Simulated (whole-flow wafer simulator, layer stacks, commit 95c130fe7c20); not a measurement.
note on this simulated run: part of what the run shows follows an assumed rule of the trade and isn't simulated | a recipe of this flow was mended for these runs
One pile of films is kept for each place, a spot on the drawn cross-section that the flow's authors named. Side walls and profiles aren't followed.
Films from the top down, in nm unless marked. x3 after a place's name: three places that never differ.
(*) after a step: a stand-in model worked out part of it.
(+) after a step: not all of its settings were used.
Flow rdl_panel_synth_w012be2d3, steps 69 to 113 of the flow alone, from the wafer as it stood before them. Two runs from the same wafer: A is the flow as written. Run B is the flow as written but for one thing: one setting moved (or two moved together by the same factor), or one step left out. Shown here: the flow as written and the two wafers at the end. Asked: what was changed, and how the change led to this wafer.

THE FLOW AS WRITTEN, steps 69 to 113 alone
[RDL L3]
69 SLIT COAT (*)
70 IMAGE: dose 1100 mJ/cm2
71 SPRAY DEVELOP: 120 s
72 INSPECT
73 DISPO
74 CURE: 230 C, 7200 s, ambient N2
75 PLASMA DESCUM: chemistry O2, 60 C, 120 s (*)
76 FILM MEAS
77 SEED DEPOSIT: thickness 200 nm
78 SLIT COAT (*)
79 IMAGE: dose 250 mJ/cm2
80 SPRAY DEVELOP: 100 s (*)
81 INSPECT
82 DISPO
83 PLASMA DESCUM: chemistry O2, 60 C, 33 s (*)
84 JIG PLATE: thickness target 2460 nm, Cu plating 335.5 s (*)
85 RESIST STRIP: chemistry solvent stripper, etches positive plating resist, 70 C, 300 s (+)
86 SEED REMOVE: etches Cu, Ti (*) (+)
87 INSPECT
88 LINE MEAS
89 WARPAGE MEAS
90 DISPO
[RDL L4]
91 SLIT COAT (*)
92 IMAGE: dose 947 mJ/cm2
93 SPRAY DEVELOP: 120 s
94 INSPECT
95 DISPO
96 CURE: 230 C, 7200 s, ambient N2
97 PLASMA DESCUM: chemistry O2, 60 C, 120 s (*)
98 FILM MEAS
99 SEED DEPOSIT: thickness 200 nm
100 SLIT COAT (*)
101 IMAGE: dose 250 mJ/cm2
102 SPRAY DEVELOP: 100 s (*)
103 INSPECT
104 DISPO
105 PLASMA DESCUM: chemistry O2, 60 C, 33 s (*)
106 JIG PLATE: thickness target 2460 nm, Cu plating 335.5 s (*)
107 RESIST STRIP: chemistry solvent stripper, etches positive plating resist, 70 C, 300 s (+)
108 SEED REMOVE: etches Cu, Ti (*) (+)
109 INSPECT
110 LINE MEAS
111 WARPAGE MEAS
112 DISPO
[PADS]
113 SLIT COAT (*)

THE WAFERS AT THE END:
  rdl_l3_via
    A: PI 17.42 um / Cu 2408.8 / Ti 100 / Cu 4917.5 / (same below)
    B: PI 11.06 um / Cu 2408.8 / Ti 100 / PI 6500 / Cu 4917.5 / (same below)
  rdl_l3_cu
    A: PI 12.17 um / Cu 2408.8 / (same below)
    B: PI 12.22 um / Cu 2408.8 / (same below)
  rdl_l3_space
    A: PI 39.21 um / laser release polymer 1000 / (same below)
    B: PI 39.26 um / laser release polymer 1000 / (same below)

The cause: step 71, SPRAY DEVELOP: 120 s, was left out.

How the change led to this, step by step:
  78 SLIT COAT (*)
      rdl_l3_cu, rdl_l3_space: A ILINE-POS-THICK-GRADE-A +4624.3 (new film) | B ILINE-POS-THICK-GRADE-A +5438 (new film)
      rdl_l2_rim: A ILINE-POS-THICK-GRADE-A +3695.4 (new film) | B ILINE-POS-THICK-GRADE-A +4816.6 (new film)
      (and at 2 more places)
  80 SPRAY DEVELOP: 100 s (*)
      rdl_l3_cu: A ILINE-POS-THICK-GRADE-A -4624.3 (all of it) | B ILINE-POS-THICK-GRADE-A -5438 (all of it)
      rdl_l3_land: A ILINE-POS-THICK-GRADE-A -2880.1 (all of it) | B ILINE-POS-THICK-GRADE-A -4579.7 (all of it)
      (and at 1 more place)
  85 RESIST STRIP: chemistry solvent stripper, etches positive plating resist, 70 C, 300 s (+)
      rdl_l3_space: A ILINE-POS-THICK-GRADE-A -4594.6 (all of it) | B ILINE-POS-THICK-GRADE-A -5408.3 (all of it)
      rdl_l2_rim: A ILINE-POS-THICK-GRADE-A -3665.7 (all of it) | B ILINE-POS-THICK-GRADE-A -4786.9 (all of it)
  91 SLIT COAT (*)
      rdl_l3_via: A PI +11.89 um (new film) | B PI +5660.6 (new film)
      rdl_l3_land: A PI +5476.5 (new film) | B PI +5612.1 (new film)
  100 SLIT COAT (*)
      rdl_l3_via: A ILINE-POS-THICK-GRADE-A +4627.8 (new film) | B ILINE-POS-THICK-GRADE-A +4485.7 (new film)
  107 RESIST STRIP: chemistry solvent stripper, etches positive plating resist, 70 C, 300 s (+)
      rdl_l3_via: A ILINE-POS-THICK-GRADE-A -4598.1 (all of it) | B ILINE-POS-THICK-GRADE-A -4456 (all of it)
  113 SLIT COAT (*)
      rdl_l3_via: A PI +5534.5 | B PI +5395.1
Counting metal films that touch as one body, rdl_l3_via has 2 bodies (between them, from the top down: PI 6500); the flow as written gives 1 body.
